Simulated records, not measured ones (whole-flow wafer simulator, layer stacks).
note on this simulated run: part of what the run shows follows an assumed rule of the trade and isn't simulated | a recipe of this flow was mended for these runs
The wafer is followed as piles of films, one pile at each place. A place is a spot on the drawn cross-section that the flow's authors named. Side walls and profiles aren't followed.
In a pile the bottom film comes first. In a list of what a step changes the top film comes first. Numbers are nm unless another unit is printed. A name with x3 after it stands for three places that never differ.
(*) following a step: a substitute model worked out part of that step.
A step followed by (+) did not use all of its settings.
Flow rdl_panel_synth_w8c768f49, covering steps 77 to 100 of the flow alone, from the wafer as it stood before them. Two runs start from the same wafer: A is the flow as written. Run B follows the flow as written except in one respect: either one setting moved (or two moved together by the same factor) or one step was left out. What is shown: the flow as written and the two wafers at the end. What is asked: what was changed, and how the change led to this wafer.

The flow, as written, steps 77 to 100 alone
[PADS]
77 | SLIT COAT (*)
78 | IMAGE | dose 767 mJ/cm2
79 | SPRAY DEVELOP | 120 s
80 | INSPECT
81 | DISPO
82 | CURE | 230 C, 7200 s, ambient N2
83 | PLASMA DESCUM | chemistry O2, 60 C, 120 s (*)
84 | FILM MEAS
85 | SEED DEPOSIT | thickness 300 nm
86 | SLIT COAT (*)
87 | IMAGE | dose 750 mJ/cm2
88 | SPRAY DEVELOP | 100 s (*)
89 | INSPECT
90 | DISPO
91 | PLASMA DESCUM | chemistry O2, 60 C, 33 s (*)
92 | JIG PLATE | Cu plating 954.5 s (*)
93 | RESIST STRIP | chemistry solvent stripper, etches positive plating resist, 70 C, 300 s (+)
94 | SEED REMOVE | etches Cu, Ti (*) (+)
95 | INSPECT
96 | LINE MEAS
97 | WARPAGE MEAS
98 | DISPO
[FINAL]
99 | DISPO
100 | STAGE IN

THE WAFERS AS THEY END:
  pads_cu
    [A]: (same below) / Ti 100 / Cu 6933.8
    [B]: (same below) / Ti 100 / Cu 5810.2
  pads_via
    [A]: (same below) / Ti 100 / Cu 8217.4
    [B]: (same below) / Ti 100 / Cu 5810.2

What caused this: step 92, JIG PLATE: Cu plating 801.8 s was run, though the flow has Cu plating 954.5 s.

Step by step, how the change led to this:
  92 | JIG PLATE | Cu plating 954.5 s (*)
      pads_cu, pads_land: A +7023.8 Cu | B +5900.2 Cu
      pads_via: A +8307.4 Cu | B +5900.2 Cu
